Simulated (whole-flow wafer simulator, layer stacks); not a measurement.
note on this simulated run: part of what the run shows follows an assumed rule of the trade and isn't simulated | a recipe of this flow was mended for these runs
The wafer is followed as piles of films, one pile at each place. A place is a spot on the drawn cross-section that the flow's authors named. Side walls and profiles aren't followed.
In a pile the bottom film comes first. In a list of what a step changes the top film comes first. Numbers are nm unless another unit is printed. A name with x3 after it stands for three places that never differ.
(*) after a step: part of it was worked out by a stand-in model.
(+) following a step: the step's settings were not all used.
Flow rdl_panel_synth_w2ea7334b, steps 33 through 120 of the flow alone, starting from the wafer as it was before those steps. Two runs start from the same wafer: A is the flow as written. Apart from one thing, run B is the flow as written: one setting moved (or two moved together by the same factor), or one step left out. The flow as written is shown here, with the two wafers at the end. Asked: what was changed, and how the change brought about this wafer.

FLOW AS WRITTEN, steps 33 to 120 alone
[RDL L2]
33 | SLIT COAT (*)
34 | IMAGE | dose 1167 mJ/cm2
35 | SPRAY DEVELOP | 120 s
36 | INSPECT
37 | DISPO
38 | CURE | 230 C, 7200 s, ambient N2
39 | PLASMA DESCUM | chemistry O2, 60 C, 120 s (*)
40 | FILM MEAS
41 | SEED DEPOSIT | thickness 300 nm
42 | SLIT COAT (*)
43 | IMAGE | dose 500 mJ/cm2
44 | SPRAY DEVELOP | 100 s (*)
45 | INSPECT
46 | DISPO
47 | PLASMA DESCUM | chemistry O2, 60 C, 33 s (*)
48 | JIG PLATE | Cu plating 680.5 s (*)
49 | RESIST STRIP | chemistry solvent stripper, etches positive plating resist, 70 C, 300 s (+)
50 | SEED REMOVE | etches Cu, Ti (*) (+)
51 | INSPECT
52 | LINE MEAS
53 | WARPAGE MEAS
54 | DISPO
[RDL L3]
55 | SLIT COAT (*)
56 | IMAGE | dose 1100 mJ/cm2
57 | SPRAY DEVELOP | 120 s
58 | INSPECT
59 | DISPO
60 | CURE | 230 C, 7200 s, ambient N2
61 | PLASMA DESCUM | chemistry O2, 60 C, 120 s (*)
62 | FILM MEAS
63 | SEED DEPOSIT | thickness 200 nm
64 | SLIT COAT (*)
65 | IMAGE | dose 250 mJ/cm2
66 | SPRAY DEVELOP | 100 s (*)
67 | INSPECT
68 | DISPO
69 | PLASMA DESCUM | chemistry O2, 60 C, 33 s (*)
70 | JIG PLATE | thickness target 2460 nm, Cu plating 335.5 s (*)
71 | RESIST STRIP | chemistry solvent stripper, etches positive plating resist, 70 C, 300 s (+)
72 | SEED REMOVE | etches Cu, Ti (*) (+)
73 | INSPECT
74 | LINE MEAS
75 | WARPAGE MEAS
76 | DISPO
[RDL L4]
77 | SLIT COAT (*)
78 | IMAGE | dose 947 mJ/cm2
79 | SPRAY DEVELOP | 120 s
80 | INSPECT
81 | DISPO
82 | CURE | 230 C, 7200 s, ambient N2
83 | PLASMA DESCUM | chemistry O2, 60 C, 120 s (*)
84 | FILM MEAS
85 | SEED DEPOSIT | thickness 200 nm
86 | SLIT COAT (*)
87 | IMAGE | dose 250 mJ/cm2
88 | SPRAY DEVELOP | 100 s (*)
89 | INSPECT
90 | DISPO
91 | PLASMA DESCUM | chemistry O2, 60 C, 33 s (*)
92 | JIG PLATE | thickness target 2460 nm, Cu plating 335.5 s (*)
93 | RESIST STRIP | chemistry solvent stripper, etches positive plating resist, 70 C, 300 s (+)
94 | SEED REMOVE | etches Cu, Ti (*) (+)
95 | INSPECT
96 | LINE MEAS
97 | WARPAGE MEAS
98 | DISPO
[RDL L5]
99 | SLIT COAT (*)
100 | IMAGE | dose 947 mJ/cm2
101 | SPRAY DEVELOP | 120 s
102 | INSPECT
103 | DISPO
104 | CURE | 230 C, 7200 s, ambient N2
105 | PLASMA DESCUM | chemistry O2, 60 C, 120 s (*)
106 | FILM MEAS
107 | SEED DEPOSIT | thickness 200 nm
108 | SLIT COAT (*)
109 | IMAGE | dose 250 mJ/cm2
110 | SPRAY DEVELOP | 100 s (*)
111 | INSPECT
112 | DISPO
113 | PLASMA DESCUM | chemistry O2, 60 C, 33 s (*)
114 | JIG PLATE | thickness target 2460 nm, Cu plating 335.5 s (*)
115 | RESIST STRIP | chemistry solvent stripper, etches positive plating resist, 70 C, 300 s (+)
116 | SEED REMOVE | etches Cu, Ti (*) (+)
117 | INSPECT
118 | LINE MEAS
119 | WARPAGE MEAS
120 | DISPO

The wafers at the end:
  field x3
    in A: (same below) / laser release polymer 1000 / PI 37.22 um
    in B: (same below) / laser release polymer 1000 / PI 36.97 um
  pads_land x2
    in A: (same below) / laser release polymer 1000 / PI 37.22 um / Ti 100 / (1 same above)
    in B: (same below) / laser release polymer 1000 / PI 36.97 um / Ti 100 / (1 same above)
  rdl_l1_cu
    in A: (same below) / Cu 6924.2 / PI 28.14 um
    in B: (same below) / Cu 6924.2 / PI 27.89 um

Cause: step 48, JIG PLATE: Cu plating 571.6 s was run, while the flow as written has Cu plating 680.5 s.

The path from the change to this, step by step:
  48 | JIG PLATE | Cu plating 680.5 s (*)
      rdl_l2_cu, rdl_l2_land, rdl_l2_via, rdl_l2_rim, rdl_l3_land, rdl_l3_via: A +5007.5 Cu | B +4206.2 Cu
  55 | SLIT COAT (*)
      rdl_l2_space: A +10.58 um PI | B +9923.2 PI
      field x3, rdl_l4_cu, rdl_l4_space and 8 more: A +7936.4 PI | B +7685.3 PI
      (and at 8 other places as well)
  64 | SLIT COAT (*)
      rdl_l1_rim: A +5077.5 ILINE-POS-THICK-GRADE-A (new film) | B +4955.3 ILINE-POS-THICK-GRADE-A (new film)
      rdl_l2_via: A +4385.9 ILINE-POS-THICK-GRADE-A (new film) | B +4617 ILINE-POS-THICK-GRADE-A (new film)
  71 | RESIST STRIP | chemistry solvent stripper, etches positive plating resist, 70 C, 300 s (+)
      rdl_l1_rim: A -5047.8 ILINE-POS-THICK-GRADE-A (all of it) | B -4925.6 ILINE-POS-THICK-GRADE-A (all of it)
      rdl_l2_via: A -4356.2 ILINE-POS-THICK-GRADE-A (all of it) | B -4587.3 ILINE-POS-THICK-GRADE-A (all of it)
  77 | SLIT COAT (*)
      rdl_l2_via: A +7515 PI | B +7753.4 PI
      rdl_l3_via: A +11.89 um PI (new film) | B +12 um PI (new film)
